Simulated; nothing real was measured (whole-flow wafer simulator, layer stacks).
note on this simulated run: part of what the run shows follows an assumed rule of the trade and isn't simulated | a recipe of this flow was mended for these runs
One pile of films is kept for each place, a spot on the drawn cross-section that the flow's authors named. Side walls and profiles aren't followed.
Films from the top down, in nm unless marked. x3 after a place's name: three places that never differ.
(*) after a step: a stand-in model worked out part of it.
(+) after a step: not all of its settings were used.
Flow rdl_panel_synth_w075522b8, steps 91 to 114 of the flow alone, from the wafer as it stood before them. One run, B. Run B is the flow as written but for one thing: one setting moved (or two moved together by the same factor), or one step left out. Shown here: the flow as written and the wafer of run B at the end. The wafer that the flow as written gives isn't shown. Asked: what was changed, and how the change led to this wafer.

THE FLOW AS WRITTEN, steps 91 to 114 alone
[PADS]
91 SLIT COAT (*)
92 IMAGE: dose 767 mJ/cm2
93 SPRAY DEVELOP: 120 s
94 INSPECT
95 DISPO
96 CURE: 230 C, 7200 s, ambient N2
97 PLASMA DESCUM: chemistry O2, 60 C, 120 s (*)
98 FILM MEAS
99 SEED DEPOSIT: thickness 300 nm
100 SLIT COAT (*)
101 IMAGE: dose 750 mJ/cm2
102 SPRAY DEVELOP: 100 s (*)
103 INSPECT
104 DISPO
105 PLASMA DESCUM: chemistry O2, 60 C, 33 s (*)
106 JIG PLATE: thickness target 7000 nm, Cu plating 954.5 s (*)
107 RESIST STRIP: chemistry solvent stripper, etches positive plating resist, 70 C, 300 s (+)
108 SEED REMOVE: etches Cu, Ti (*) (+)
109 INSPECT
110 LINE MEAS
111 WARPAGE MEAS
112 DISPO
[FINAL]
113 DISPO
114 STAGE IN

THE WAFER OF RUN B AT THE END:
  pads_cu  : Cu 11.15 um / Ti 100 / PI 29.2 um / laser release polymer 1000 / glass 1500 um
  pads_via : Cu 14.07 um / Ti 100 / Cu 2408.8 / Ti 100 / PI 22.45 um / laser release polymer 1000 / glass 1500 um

The cause: step 106, JIG PLATE: Cu plating 1527 s was run, where the flow has Cu plating 954.5 s.

How the change led to this, step by step:
  106 JIG PLATE: thickness target 7000 nm, Cu plating 954.5 s (*)
      pads_cu, pads_land: Cu +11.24 um (as written it would be: Cu +7023.8)
      pads_via: Cu +14.16 um (as written it would be: Cu +8307.4)
